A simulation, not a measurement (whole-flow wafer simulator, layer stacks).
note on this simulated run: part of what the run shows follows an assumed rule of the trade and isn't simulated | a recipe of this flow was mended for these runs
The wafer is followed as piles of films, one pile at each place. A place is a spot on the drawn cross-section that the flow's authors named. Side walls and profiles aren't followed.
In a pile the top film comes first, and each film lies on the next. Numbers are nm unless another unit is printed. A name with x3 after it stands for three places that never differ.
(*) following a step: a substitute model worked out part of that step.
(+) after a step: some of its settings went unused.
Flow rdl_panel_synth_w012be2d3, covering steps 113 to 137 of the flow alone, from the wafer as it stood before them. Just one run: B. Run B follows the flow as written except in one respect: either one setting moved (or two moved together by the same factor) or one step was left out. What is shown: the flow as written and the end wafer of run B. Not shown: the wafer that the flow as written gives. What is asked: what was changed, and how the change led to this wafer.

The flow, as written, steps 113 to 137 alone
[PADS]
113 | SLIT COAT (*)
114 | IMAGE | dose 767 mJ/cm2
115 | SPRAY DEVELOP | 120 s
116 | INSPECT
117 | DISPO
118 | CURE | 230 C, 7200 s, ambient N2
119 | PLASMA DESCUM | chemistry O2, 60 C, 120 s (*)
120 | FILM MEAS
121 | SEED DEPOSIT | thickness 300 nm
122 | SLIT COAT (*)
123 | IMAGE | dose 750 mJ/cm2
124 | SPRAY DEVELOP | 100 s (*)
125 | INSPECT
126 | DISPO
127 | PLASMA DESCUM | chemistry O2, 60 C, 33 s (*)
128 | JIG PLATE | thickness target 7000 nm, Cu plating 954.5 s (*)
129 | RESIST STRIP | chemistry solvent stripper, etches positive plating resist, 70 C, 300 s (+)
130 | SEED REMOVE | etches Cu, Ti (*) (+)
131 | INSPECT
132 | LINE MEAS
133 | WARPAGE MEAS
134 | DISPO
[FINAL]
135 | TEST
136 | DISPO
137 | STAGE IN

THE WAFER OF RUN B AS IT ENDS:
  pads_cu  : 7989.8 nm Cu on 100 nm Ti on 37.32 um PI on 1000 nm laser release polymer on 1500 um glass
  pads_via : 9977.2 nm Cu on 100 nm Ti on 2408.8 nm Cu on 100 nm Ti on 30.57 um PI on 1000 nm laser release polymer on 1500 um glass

Cause: step 128, JIG PLATE: Cu plating 1098 s was run, whereas the flow has Cu plating 954.5 s.

How this came from the change, step by step:
  128 | JIG PLATE | thickness target 7000 nm, Cu plating 954.5 s (*)
      pads_via: +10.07 um Cu (it would be, as written: +8307.4 Cu)
      pads_cu, pads_land: +8079.8 Cu (it would be, as written: +7023.8 Cu)
